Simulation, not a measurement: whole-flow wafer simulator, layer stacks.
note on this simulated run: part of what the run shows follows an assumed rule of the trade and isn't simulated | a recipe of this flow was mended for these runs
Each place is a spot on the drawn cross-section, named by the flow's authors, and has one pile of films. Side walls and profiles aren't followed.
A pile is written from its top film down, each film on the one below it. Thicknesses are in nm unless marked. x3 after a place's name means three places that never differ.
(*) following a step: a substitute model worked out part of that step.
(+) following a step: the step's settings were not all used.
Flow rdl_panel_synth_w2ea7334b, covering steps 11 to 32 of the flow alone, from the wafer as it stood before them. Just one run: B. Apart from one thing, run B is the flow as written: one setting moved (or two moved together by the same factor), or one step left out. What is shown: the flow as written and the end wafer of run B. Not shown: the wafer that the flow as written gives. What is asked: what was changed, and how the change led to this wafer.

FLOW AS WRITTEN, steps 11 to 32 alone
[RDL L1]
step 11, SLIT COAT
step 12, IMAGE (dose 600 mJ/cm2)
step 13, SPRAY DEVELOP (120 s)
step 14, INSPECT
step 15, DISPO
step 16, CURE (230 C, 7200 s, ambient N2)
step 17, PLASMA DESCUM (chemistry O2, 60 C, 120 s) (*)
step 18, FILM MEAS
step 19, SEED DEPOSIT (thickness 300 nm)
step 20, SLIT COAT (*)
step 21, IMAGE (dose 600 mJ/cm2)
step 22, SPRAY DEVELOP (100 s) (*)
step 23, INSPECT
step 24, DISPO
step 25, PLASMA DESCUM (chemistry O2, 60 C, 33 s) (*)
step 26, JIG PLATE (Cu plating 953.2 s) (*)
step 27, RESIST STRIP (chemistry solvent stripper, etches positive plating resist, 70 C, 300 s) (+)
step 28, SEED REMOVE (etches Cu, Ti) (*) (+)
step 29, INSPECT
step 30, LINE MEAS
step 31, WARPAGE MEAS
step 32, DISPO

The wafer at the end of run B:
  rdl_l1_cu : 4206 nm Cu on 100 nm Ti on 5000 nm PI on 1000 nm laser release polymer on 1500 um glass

Cause: step 26, JIG PLATE: Cu plating 583.8 s was run, whereas the flow has Cu plating 953.2 s.

How this came from the change, step by step:
  step 26, JIG PLATE (Cu plating 953.2 s) (*)
      rdl_l1_cu, rdl_l1_via, rdl_l1_rim x3: +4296 Cu (in the flow as written it would be: +7014.2 Cu)
